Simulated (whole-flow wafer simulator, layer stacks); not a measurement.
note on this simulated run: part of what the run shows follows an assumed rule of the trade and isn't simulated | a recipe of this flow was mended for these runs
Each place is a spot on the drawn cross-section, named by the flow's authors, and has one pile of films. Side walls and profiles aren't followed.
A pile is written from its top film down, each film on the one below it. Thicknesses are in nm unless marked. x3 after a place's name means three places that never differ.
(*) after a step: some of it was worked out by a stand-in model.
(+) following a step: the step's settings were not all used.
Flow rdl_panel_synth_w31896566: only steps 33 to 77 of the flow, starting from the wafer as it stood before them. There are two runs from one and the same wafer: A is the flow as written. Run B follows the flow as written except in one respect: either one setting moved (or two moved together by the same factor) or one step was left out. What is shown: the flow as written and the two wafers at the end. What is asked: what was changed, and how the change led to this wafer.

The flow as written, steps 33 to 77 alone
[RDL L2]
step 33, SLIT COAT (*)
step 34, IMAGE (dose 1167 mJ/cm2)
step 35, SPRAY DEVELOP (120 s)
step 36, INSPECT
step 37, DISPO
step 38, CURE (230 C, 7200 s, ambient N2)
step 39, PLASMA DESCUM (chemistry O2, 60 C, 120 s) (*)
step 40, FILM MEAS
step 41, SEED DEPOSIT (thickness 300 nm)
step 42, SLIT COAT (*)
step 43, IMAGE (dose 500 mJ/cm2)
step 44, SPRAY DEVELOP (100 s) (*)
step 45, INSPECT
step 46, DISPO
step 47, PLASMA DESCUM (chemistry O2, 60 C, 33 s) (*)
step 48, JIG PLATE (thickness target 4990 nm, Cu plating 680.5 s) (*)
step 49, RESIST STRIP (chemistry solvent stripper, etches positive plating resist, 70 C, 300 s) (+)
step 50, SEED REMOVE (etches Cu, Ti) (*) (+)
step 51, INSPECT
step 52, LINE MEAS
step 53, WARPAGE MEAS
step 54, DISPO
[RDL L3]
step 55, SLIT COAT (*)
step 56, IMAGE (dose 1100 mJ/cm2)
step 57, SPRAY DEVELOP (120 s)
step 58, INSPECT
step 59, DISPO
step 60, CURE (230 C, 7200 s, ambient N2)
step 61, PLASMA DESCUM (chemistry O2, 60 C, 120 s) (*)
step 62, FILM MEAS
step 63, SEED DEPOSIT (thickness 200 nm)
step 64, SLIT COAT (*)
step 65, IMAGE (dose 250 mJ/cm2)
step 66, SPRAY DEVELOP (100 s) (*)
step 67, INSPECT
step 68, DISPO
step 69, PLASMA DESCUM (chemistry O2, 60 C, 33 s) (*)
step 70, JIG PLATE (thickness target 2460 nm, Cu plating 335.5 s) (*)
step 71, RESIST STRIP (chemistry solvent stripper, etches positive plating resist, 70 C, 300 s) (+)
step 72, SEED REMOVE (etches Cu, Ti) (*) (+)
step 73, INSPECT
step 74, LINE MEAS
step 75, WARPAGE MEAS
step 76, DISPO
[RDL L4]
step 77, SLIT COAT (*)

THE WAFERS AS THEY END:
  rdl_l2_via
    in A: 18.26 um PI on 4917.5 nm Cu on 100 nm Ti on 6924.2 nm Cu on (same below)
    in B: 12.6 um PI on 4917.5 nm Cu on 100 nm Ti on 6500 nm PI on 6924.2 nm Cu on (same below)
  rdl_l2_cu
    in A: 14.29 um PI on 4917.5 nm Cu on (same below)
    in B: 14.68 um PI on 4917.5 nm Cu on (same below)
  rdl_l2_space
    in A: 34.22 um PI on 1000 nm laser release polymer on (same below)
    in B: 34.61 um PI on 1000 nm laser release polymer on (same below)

The reason: step 35, SPRAY DEVELOP: 120 s, was skipped.

Step by step, how the change led to this:
  step 42, SLIT COAT (*)
      rdl_l2_via: A ILINE-POS-THICK-GRADE-A gains 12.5 um (new film) | B ILINE-POS-THICK-GRADE-A gains 8868.5 (new film)
      rdl_l2_cu, rdl_l2_space: A ILINE-POS-THICK-GRADE-A gains 10.13 um (new film) | B ILINE-POS-THICK-GRADE-A gains 10.93 um (new film)
      (also at 2 further places)
  step 44, SPRAY DEVELOP (100 s) (*)
      rdl_l2_via: A ILINE-POS-THICK-GRADE-A loses 12.5 um (all of it) | B ILINE-POS-THICK-GRADE-A loses 8868.5 (all of it)
      rdl_l2_cu: A ILINE-POS-THICK-GRADE-A loses 10.13 um (all of it) | B ILINE-POS-THICK-GRADE-A loses 10.93 um (all of it)
      (also at 1 further place)
  step 49, RESIST STRIP (chemistry solvent stripper, etches positive plating resist, 70 C, 300 s) (+)
      rdl_l2_space: A ILINE-POS-THICK-GRADE-A loses 10.1 um (all of it) | B ILINE-POS-THICK-GRADE-A loses 10.9 um (all of it)
      rdl_l1_rim: A ILINE-POS-THICK-GRADE-A loses 8208.7 (all of it) | B ILINE-POS-THICK-GRADE-A loses 9357.3 (all of it)
  step 55, SLIT COAT (*)
      rdl_l2_via: A PI gains 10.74 um (new film) | B PI gains 5653.3 (new film)
      rdl_l2_cu: A PI gains 5919.4 (new film) | B PI gains 6171.9 (new film)
      (also at 3 further places)
  step 64, SLIT COAT (*)
      rdl_l2_cu: A ILINE-POS-THICK-GRADE-A gains 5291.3 (new film) | B ILINE-POS-THICK-GRADE-A gains 5433.5 (new film)
      rdl_l2_space: A ILINE-POS-THICK-GRADE-A gains 5624.6 (new film) | B ILINE-POS-THICK-GRADE-A gains 5770.5 (new film)
      (also at 3 further places)
  step 71, RESIST STRIP (chemistry solvent stripper, etches positive plating resist, 70 C, 300 s) (+)
      rdl_l2_cu: A ILINE-POS-THICK-GRADE-A loses 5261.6 (all of it) | B ILINE-POS-THICK-GRADE-A loses 5403.8 (all of it)
      rdl_l2_space: A ILINE-POS-THICK-GRADE-A loses 5594.9 (all of it) | B ILINE-POS-THICK-GRADE-A loses 5740.8 (all of it)
      (also at 3 further places)
  step 77, SLIT COAT (*)
      rdl_l2_land: A PI gains 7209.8 | B PI gains 7489.3
      rdl_l2_via: A PI gains 7515 | B PI gains 6942
With metal films that touch counted as one body, rdl_l2_via has 2 bodies (between them, from the top down: PI 6500); the flow as written gives 1 body.
